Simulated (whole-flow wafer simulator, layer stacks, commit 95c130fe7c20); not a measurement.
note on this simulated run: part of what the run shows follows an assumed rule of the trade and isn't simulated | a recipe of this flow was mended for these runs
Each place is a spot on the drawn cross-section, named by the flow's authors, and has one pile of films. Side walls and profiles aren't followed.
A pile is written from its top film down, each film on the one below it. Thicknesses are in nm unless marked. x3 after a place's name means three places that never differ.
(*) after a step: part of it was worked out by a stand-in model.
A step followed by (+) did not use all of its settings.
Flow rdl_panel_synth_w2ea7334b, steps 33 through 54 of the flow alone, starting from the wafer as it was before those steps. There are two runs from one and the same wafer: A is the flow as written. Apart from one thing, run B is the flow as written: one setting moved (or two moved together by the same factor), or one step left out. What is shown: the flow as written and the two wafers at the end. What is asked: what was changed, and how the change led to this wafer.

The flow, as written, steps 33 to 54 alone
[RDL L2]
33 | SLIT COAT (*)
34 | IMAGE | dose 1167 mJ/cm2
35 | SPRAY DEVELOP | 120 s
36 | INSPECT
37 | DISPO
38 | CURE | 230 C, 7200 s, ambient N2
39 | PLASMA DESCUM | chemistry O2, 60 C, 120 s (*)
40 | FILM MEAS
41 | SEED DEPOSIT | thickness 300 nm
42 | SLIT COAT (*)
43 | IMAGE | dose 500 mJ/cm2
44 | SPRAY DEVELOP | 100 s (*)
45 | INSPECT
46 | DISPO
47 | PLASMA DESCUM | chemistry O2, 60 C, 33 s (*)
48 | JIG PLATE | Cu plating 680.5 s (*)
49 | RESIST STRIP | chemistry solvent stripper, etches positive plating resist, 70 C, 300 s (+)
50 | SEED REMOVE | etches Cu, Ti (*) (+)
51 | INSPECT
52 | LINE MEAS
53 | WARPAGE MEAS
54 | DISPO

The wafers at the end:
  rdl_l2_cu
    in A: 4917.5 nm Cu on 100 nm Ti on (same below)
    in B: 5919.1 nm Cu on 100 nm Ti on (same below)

Cause: step 48, JIG PLATE: Cu plating 816.6 s was run, while the flow as written has Cu plating 680.5 s.

Step by step, how the change led to this:
  48 | JIG PLATE | Cu plating 680.5 s (*)
      rdl_l2_cu, rdl_l2_land, rdl_l2_via, rdl_l2_rim x3: A +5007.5 Cu | B +6009.1 Cu
